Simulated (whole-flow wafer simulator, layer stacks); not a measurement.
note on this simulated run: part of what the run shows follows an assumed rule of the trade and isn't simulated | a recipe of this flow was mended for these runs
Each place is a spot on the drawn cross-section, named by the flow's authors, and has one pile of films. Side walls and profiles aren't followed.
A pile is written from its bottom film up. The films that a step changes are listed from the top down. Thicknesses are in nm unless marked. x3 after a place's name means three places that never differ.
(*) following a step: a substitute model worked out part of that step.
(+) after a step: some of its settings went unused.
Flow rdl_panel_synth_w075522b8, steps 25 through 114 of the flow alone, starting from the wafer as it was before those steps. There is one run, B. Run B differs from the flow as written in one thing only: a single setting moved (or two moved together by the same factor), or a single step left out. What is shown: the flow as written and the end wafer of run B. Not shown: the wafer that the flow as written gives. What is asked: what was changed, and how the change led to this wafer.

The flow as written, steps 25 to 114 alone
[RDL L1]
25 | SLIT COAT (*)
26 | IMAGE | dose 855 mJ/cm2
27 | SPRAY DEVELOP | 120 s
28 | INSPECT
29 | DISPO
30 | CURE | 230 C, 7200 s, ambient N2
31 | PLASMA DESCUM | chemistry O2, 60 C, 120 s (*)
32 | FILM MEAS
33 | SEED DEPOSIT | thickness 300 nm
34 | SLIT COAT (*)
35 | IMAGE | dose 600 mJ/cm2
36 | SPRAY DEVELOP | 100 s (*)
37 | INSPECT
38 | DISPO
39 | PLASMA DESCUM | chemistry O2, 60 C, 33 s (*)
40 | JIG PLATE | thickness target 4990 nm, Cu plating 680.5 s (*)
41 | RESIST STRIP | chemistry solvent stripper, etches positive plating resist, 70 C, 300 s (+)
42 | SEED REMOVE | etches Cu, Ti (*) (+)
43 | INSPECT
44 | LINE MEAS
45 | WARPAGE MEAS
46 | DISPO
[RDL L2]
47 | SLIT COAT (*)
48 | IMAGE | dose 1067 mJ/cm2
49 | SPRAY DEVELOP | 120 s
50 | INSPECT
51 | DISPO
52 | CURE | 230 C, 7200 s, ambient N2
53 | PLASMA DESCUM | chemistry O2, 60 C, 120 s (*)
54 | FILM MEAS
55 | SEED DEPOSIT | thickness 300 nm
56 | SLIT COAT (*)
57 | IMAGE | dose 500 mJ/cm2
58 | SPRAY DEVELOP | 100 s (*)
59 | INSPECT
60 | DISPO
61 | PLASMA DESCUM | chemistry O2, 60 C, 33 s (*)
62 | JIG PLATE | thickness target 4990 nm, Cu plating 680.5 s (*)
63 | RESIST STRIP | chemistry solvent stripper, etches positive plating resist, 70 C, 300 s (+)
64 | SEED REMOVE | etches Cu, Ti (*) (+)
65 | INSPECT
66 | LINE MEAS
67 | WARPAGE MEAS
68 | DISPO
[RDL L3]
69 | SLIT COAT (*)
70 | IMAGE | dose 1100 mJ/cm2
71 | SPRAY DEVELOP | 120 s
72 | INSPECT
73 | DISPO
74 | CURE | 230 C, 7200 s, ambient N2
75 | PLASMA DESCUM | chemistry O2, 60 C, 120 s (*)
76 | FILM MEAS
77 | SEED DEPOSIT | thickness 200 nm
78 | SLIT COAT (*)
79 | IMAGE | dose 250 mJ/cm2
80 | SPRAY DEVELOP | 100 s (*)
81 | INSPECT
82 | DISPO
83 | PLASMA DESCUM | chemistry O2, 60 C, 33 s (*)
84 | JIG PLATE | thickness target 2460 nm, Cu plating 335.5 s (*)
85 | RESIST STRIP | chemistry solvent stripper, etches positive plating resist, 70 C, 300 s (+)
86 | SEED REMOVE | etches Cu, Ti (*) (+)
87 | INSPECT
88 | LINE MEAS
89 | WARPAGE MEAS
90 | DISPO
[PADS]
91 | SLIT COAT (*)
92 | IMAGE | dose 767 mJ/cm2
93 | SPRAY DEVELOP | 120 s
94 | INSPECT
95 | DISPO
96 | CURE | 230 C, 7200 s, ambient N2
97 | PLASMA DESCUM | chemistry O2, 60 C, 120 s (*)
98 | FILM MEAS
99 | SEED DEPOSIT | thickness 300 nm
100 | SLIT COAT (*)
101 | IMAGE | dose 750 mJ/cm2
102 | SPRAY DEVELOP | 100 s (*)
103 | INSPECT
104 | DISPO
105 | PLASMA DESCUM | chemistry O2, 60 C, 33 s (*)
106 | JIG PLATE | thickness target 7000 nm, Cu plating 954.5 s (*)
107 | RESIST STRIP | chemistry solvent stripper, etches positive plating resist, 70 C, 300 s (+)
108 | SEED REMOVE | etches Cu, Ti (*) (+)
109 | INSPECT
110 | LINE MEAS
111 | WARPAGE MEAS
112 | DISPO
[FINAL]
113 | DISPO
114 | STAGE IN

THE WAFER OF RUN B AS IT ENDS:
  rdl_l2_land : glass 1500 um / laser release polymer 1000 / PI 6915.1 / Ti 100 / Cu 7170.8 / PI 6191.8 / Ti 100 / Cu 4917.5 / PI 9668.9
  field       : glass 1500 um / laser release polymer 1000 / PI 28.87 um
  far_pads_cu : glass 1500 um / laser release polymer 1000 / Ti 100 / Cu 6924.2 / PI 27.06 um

Cause: step 40, JIG PLATE: Cu plating 986.7 s was run, while the flow as written has Cu plating 680.5 s.

Step by step, how the change led to this:
  40 | JIG PLATE | thickness target 4990 nm, Cu plating 680.5 s (*)
      rdl_l1_cu, rdl_l1_land, rdl_l1_via, rdl_l1_rim, rdl_l2_land, rdl_l2_via: +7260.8 Cu (in the flow as written it would be: +5007.5 Cu)
  47 | SLIT COAT (*)
      rdl_l2_cu, rdl_l2_space: +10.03 um PI (in the flow as written it would be: +8899.9 PI)
      rdl_l1_space: +10.95 um PI (in the flow as written it would be: +9924.5 PI)
      (and at 14 other places as well)
  56 | SLIT COAT (*)
      rdl_l2_cu, rdl_l2_space: +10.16 um ILINE-POS-THICK-GRADE-A (new film) (in the flow as written it would be: +9884.2 ILINE-POS-THICK-GRADE-A (new film))
      far_pads_cu: +10.18 um ILINE-POS-THICK-GRADE-A (new film) (in the flow as written it would be: +9933.1 ILINE-POS-THICK-GRADE-A (new film))
      (and at 6 other places as well)
  58 | SPRAY DEVELOP | 100 s (*)
      rdl_l2_cu: -10.16 um ILINE-POS-THICK-GRADE-A (all of it) (in the flow as written it would be: -9884.2 ILINE-POS-THICK-GRADE-A (all of it))
      rdl_l2_land: -7106.9 ILINE-POS-THICK-GRADE-A (all of it) (in the flow as written it would be: -7416.3 ILINE-POS-THICK-GRADE-A (all of it))
      (and at 1 other place as well)
  63 | RESIST STRIP | chemistry solvent stripper, etches positive plating resist, 70 C, 300 s (+)
      far_pads_cu: -10.15 um ILINE-POS-THICK-GRADE-A (all of it) (in the flow as written it would be: -9903.4 ILINE-POS-THICK-GRADE-A (all of it))
      rdl_l1_cu: -9777.2 ILINE-POS-THICK-GRADE-A (all of it) (in the flow as written it would be: -10.01 um ILINE-POS-THICK-GRADE-A (all of it))
      (and at 4 other places as well)
  69 | SLIT COAT (*)
      far_pads_cu: +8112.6 PI (in the flow as written it would be: +7887 PI)
      rdl_l1_cu: +7681.6 PI (in the flow as written it would be: +7912.4 PI)
      (and at 7 other places as well)
  78 | SLIT COAT (*)
      rdl_l1_land: +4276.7 ILINE-POS-THICK-GRADE-A (new film) (in the flow as written it would be: +4415.5 ILINE-POS-THICK-GRADE-A (new film))
      rdl_l1_via: +4370.2 ILINE-POS-THICK-GRADE-A (new film) (in the flow as written it would be: +4607.1 ILINE-POS-THICK-GRADE-A (new film))
      (and at 3 other places as well)
  85 | RESIST STRIP | chemistry solvent stripper, etches positive plating resist, 70 C, 300 s (+)
      rdl_l1_land: -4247 ILINE-POS-THICK-GRADE-A (all of it) (in the flow as written it would be: -4385.8 ILINE-POS-THICK-GRADE-A (all of it))
      rdl_l1_via: -4340.5 ILINE-POS-THICK-GRADE-A (all of it) (in the flow as written it would be: -4577.4 ILINE-POS-THICK-GRADE-A (all of it))
      (and at 3 other places as well)
  91 | SLIT COAT (*)
      far_pads_cu: +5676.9 PI (in the flow as written it would be: +5838.2 PI)
      rdl_l1_cu: +5796.3 PI (in the flow as written it would be: +6093.4 PI)
      (and at 6 other places as well)
  100 | SLIT COAT (*)
      far_pads_cu: +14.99 um ILINE-POS-THICK-GRADE-A (new film) (in the flow as written it would be: +14.95 um ILINE-POS-THICK-GRADE-A (new film))
      rdl_l1_cu: +15.27 um ILINE-POS-THICK-GRADE-A (new film) (in the flow as written it would be: +15.24 um ILINE-POS-THICK-GRADE-A (new film))
      (and at 8 other places as well)
  107 | RESIST STRIP | chemistry solvent stripper, etches positive plating resist, 70 C, 300 s (+)
      far_pads_cu: -14.96 um ILINE-POS-THICK-GRADE-A (all of it) (in the flow as written it would be: -14.92 um ILINE-POS-THICK-GRADE-A (all of it))
      rdl_l1_cu: -15.24 um ILINE-POS-THICK-GRADE-A (all of it) (in the flow as written it would be: -15.21 um ILINE-POS-THICK-GRADE-A (all of it))
      (and at 8 other places as well)
